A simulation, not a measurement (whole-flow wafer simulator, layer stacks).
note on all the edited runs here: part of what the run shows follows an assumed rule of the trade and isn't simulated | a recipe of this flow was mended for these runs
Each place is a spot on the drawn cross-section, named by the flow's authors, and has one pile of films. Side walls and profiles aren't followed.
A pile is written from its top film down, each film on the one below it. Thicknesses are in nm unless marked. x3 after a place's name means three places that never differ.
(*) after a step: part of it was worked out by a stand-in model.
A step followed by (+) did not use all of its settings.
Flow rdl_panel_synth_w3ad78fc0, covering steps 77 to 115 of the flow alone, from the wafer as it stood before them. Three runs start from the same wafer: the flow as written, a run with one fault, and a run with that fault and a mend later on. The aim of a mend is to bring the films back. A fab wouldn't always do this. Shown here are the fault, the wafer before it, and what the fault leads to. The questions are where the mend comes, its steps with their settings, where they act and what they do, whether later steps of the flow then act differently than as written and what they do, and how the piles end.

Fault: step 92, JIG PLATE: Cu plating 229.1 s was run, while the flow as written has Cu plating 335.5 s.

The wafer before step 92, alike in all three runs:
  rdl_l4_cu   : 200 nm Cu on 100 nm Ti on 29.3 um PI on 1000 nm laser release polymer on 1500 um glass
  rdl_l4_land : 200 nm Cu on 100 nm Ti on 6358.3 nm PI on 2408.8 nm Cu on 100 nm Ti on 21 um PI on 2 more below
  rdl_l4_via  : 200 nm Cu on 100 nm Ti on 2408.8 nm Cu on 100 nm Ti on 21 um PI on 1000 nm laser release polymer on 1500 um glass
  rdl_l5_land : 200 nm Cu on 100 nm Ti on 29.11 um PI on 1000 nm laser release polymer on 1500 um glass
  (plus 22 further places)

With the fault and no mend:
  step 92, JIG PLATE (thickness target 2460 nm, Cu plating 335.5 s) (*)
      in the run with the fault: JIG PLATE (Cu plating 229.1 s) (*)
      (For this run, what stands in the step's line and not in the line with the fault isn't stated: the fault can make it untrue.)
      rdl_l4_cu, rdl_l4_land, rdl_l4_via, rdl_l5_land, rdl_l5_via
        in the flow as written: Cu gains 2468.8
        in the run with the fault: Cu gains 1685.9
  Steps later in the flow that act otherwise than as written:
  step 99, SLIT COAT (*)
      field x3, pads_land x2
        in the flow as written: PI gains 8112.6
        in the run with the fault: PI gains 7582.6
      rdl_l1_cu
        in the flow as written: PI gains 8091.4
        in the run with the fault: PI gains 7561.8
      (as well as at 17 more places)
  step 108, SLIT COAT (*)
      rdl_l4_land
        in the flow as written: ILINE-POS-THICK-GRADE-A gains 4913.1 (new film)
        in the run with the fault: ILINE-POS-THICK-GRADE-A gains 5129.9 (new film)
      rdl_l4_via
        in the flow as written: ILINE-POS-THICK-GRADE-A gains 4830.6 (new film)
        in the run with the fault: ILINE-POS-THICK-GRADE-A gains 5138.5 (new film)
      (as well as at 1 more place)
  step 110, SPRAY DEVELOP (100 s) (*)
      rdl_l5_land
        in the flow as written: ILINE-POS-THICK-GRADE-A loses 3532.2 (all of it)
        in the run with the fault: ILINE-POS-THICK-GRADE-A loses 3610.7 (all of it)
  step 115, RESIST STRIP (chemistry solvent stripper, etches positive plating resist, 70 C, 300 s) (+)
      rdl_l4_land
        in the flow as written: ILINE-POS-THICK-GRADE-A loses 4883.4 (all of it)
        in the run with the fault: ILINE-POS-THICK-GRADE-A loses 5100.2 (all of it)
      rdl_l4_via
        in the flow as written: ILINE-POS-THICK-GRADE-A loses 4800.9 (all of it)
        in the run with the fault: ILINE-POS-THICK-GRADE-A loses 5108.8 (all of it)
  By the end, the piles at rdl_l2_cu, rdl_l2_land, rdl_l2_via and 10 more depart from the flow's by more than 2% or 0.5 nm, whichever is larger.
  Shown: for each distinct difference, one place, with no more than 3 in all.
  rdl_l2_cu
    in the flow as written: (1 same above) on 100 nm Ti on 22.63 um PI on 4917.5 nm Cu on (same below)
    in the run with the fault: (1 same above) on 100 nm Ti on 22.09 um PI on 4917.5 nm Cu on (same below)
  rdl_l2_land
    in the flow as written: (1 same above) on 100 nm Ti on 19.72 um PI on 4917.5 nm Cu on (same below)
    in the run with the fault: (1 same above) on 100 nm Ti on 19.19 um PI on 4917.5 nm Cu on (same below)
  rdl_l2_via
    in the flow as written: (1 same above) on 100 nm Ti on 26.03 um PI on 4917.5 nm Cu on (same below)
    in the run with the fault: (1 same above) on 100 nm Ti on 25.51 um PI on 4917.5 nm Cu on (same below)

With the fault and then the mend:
  After step 92 comes the mend.
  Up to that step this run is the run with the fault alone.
  step 92a, JIG PLATE (Cu plating 106.4 s) (*) (the flow's step 92 again, with other settings)
      rdl_l4_cu, rdl_l4_land, rdl_l4_via, rdl_l5_land, rdl_l5_via
        Cu gains 783
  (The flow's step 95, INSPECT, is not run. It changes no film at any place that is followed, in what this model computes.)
  Later steps of the flow that are run all act as written at every place that is followed.
  By the end, the piles equal the flow's at every place that both follow.
